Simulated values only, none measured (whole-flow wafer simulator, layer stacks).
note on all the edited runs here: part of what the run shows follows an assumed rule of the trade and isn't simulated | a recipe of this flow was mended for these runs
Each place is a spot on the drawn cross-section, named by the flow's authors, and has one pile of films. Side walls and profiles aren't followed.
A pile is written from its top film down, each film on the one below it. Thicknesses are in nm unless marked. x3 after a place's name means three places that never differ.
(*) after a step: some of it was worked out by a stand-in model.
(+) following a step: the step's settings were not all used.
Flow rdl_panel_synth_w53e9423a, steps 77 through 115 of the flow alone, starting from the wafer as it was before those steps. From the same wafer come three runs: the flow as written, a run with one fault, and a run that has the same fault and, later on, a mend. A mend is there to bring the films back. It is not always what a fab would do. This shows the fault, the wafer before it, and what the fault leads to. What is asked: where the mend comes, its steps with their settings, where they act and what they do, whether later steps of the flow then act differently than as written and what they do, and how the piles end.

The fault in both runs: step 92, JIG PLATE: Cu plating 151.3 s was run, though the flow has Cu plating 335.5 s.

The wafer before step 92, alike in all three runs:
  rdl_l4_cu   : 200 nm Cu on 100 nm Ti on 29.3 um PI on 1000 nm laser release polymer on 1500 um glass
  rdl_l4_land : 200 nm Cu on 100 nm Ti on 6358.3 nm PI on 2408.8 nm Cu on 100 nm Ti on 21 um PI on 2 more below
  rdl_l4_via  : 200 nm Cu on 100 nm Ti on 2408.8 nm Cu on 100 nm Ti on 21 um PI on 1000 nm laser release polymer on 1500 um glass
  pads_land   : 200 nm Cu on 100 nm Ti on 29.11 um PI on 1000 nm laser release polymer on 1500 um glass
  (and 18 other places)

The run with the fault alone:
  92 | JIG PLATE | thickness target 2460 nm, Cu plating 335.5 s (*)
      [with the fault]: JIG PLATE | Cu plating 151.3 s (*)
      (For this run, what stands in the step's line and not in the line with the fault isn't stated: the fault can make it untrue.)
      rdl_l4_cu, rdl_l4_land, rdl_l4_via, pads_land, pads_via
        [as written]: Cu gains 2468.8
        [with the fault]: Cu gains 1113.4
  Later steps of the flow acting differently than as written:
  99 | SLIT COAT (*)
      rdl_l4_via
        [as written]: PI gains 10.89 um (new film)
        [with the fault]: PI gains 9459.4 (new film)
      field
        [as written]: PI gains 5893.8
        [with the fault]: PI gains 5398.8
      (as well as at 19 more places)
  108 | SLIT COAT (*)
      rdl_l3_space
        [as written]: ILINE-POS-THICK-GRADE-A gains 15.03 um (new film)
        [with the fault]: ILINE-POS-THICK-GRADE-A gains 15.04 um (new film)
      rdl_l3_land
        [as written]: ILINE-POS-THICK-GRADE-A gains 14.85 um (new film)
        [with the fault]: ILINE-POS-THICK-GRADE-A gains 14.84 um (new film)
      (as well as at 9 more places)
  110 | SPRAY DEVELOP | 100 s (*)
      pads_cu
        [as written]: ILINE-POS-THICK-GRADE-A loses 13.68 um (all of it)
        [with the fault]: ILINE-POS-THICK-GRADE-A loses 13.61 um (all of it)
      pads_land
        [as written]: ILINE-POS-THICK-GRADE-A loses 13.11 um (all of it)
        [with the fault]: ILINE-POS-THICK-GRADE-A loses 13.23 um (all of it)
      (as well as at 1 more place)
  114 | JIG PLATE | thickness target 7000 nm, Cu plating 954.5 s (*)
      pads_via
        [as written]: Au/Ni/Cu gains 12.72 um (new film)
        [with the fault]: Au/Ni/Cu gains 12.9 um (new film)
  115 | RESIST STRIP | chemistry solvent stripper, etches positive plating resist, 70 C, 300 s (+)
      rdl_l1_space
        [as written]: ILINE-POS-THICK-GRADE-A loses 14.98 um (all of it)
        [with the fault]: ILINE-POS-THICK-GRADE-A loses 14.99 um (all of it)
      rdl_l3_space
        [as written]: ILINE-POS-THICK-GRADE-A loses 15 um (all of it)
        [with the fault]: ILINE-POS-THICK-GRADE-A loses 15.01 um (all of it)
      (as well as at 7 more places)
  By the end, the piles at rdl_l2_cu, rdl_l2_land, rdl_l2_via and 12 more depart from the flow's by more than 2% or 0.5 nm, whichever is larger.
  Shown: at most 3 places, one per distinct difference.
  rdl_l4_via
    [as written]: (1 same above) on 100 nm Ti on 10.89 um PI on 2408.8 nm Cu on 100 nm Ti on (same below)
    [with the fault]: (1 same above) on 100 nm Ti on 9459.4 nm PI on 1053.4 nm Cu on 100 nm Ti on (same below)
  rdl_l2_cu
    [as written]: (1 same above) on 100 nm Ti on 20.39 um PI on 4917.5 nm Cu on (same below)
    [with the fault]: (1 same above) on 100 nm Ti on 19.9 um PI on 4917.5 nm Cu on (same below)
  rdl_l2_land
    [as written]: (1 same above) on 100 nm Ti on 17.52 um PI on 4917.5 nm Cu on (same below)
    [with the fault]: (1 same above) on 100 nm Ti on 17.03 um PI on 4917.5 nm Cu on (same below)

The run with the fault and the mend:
  The mend follows step 92.
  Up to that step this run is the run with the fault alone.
  92a | JIG PLATE | Cu plating 184.2 s (*) (a further turn of the flow's step 92, with different settings)
      rdl_l4_cu, rdl_l4_land, rdl_l4_via, pads_land, pads_via
        Cu gains 1355.5
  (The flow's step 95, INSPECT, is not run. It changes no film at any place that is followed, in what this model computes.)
  Later steps of the flow that are run all act as written at every place that is followed.
  At every place that both follow, the piles at the end match the flow's.
